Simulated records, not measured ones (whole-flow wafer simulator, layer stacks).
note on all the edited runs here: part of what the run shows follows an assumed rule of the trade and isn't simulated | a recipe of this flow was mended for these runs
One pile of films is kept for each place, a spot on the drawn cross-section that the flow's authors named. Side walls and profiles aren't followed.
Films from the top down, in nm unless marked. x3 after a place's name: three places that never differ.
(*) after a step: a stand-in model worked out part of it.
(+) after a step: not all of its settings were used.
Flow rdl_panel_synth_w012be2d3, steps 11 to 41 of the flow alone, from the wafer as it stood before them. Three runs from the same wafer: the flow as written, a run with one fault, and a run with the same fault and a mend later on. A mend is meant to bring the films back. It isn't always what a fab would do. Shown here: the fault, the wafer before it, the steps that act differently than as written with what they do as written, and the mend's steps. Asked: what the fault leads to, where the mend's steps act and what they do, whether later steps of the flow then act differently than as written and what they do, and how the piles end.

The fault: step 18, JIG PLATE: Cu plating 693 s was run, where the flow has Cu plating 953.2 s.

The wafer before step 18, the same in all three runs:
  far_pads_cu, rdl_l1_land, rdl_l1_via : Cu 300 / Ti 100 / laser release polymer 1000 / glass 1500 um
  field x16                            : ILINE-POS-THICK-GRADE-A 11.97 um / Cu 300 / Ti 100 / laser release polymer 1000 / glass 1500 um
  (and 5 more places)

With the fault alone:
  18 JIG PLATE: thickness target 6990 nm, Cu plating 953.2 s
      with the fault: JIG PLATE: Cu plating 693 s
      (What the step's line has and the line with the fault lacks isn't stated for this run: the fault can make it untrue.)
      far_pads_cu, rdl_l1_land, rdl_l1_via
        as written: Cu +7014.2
        with the fault: Cu +5099.5
  Later steps of the flow that act differently than as written:
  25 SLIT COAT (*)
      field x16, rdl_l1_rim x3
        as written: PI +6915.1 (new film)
        with the fault: PI +6362.2 (new film)
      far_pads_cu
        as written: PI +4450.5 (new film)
        with the fault: PI +4611.1 (new film)
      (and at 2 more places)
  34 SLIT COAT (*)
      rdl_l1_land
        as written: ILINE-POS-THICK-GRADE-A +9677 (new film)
        with the fault: ILINE-POS-THICK-GRADE-A +10.01 um (new film)
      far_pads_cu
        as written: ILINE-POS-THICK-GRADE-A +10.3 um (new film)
        with the fault: ILINE-POS-THICK-GRADE-A +10.62 um (new film)
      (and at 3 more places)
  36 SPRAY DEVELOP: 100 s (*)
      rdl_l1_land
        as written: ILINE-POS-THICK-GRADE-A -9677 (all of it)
        with the fault: ILINE-POS-THICK-GRADE-A -10.01 um (all of it)
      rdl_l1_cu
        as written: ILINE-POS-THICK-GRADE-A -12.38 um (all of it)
        with the fault: ILINE-POS-THICK-GRADE-A -12.23 um (all of it)
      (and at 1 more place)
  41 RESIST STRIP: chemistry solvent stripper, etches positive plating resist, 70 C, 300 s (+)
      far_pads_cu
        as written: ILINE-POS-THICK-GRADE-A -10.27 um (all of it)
        with the fault: ILINE-POS-THICK-GRADE-A -10.59 um (all of it)
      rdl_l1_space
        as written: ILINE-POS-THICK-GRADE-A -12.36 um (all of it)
        with the fault: ILINE-POS-THICK-GRADE-A -12.21 um (all of it)
  At the end the piles differ from the flow's by more than 2% or 0.5 nm, whichever is larger, at field x16, far_pads_cu, rdl_l1_cu, rdl_l1_space, rdl_l1_land, rdl_l1_via, rdl_l1_rim x3.
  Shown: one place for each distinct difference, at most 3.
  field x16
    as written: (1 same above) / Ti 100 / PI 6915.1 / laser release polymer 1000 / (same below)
    with the fault: (1 same above) / Ti 100 / PI 6362.2 / laser release polymer 1000 / (same below)
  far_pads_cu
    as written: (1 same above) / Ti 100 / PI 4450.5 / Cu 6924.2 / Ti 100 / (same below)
    with the fault: (1 same above) / Ti 100 / PI 4611.1 / Cu 5009.5 / Ti 100 / (same below)
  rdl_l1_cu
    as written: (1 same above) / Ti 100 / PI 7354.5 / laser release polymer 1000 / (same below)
    with the fault: (1 same above) / Ti 100 / PI 6681.5 / laser release polymer 1000 / (same below)

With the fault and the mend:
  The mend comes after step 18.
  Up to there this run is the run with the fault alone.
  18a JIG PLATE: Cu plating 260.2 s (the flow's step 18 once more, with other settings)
      far_pads_cu, rdl_l1_land, rdl_l1_via
        Cu +1914.7
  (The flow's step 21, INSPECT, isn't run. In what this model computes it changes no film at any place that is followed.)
  No later step of the flow acts differently than as written at any place that is followed.
  At the end the piles are the same as the flow's at every place that both follow.
